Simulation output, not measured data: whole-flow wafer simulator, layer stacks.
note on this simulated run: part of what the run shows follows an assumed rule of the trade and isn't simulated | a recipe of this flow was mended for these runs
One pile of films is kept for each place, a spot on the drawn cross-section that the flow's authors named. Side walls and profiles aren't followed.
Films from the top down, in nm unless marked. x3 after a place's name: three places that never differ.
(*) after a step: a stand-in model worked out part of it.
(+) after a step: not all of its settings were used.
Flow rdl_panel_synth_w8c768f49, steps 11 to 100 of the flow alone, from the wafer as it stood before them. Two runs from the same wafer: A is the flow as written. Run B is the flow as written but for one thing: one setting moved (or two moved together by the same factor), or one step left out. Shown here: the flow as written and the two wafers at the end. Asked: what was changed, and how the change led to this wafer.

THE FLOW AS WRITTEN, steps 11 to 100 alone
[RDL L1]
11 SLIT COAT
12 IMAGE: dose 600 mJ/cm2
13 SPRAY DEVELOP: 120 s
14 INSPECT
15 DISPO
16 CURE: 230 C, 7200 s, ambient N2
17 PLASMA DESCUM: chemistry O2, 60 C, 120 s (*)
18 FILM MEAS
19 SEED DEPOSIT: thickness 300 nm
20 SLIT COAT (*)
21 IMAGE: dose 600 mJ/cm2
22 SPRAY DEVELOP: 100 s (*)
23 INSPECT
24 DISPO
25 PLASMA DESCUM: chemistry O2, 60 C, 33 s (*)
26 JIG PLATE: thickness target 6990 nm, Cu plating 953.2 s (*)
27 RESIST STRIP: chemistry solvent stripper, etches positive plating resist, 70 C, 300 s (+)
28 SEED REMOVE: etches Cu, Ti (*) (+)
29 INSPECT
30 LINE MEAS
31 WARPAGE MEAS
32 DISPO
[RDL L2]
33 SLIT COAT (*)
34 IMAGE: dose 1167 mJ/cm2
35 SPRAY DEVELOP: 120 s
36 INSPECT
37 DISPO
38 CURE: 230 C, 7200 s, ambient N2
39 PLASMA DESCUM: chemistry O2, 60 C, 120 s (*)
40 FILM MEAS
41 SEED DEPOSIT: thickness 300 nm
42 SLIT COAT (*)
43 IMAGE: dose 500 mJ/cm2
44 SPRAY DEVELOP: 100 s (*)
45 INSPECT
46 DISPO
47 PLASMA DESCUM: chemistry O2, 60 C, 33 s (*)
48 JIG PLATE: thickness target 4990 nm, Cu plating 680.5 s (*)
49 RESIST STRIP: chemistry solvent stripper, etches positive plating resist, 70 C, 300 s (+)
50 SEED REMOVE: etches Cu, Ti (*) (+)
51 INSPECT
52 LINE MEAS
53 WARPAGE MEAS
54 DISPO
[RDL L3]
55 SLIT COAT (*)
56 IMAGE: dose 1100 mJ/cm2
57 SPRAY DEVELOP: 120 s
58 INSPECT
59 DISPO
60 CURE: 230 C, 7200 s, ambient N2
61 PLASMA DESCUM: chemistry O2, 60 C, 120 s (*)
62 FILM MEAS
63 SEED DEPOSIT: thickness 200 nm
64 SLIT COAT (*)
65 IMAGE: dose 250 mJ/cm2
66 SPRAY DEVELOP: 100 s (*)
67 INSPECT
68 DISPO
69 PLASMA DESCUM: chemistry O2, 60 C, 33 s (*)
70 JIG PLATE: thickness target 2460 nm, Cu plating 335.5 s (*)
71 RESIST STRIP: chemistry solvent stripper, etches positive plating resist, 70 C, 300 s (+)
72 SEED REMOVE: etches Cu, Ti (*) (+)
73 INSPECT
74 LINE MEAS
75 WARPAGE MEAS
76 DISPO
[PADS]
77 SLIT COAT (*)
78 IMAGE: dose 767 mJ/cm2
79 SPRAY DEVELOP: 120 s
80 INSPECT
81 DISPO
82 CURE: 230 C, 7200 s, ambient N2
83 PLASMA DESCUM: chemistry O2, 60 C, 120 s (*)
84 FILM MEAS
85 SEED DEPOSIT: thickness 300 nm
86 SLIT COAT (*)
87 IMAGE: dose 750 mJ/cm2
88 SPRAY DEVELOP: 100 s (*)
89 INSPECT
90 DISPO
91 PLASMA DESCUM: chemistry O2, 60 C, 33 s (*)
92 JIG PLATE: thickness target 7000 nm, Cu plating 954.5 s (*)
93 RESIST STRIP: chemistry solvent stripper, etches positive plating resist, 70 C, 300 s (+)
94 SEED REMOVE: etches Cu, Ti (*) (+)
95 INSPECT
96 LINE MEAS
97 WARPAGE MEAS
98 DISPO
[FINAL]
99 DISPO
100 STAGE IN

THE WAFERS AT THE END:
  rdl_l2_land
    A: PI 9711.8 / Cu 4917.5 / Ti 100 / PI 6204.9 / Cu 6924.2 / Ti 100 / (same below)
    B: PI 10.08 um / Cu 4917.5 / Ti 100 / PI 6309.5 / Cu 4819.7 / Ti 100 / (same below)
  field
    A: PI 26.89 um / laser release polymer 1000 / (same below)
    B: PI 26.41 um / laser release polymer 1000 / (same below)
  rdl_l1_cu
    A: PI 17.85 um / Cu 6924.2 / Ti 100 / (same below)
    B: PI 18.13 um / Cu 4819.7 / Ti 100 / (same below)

The cause: step 26, JIG PLATE: Cu plating 667.2 s was run, where the flow has Cu plating 953.2 s.

How the change led to this, step by step:
  26 JIG PLATE: thickness target 6990 nm, Cu plating 953.2 s (*)
      rdl_l1_cu, rdl_l1_via, rdl_l1_rim, rdl_l2_land, rdl_l2_via: A Cu +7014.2 | B Cu +4909.7
  33 SLIT COAT (*)
      rdl_l1_space: A PI +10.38 um | B PI +8988.7
      field, rdl_l3_cu, rdl_l3_space and 7 more: A PI +8062.5 | B PI +7578.7
      (and at 5 more places)
  42 SLIT COAT (*)
      rdl_l2_cu, rdl_l2_space: A ILINE-POS-THICK-GRADE-A +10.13 um (new film) | B ILINE-POS-THICK-GRADE-A +9871.9 (new film)
      rdl_l1_space: A ILINE-POS-THICK-GRADE-A +10.52 um (new film) | B ILINE-POS-THICK-GRADE-A +10.23 um (new film)
      (and at 3 more places)
  44 SPRAY DEVELOP: 100 s (*)
      rdl_l2_cu: A ILINE-POS-THICK-GRADE-A -10.13 um (all of it) | B ILINE-POS-THICK-GRADE-A -9871.9 (all of it)
      rdl_l2_land: A ILINE-POS-THICK-GRADE-A -7139.5 (all of it) | B ILINE-POS-THICK-GRADE-A -7430.4 (all of it)
      (and at 1 more place)
  49 RESIST STRIP: chemistry solvent stripper, etches positive plating resist, 70 C, 300 s (+)
      rdl_l2_space: A ILINE-POS-THICK-GRADE-A -10.1 um (all of it) | B ILINE-POS-THICK-GRADE-A -9842.2 (all of it)
      rdl_l1_space: A ILINE-POS-THICK-GRADE-A -10.49 um (all of it) | B ILINE-POS-THICK-GRADE-A -10.2 um (all of it)
      (and at 1 more place)
  55 SLIT COAT (*)
      rdl_l1_space: A PI +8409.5 | B PI +8153.9
      rdl_l1_via: A PI +8010.4 | B PI +8239.9
      (and at 4 more places)
  64 SLIT COAT (*)
      rdl_l1_space: A ILINE-POS-THICK-GRADE-A +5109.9 (new film) | B ILINE-POS-THICK-GRADE-A +4990.8 (new film)
      rdl_l1_via: A ILINE-POS-THICK-GRADE-A +4989.6 (new film) | B ILINE-POS-THICK-GRADE-A +5118.1 (new film)
      (and at 3 more places)
  71 RESIST STRIP: chemistry solvent stripper, etches positive plating resist, 70 C, 300 s (+)
      rdl_l1_space: A ILINE-POS-THICK-GRADE-A -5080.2 (all of it) | B ILINE-POS-THICK-GRADE-A -4961.1 (all of it)
      rdl_l1_via: A ILINE-POS-THICK-GRADE-A -4959.9 (all of it) | B ILINE-POS-THICK-GRADE-A -5088.4 (all of it)
      (and at 3 more places)
  77 SLIT COAT (*)
      rdl_l2_cu: A PI +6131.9 | B PI +6004
      rdl_l2_land: A PI +5066.5 | B PI +5183.4
      (and at 1 more place)
  86 SLIT COAT (*)
      rdl_l1_cu: A ILINE-POS-THICK-GRADE-A +14.96 um (new film) | B ILINE-POS-THICK-GRADE-A +14.93 um (new film)
      rdl_l1_space: A ILINE-POS-THICK-GRADE-A +15.05 um (new film) | B ILINE-POS-THICK-GRADE-A +14.97 um (new film)
      (and at 6 more places)
  93 RESIST STRIP: chemistry solvent stripper, etches positive plating resist, 70 C, 300 s (+)
      rdl_l1_cu: A ILINE-POS-THICK-GRADE-A -14.93 um (all of it) | B ILINE-POS-THICK-GRADE-A -14.9 um (all of it)
      rdl_l1_space: A ILINE-POS-THICK-GRADE-A -15.02 um (all of it) | B ILINE-POS-THICK-GRADE-A -14.94 um (all of it)
      (and at 6 more places)
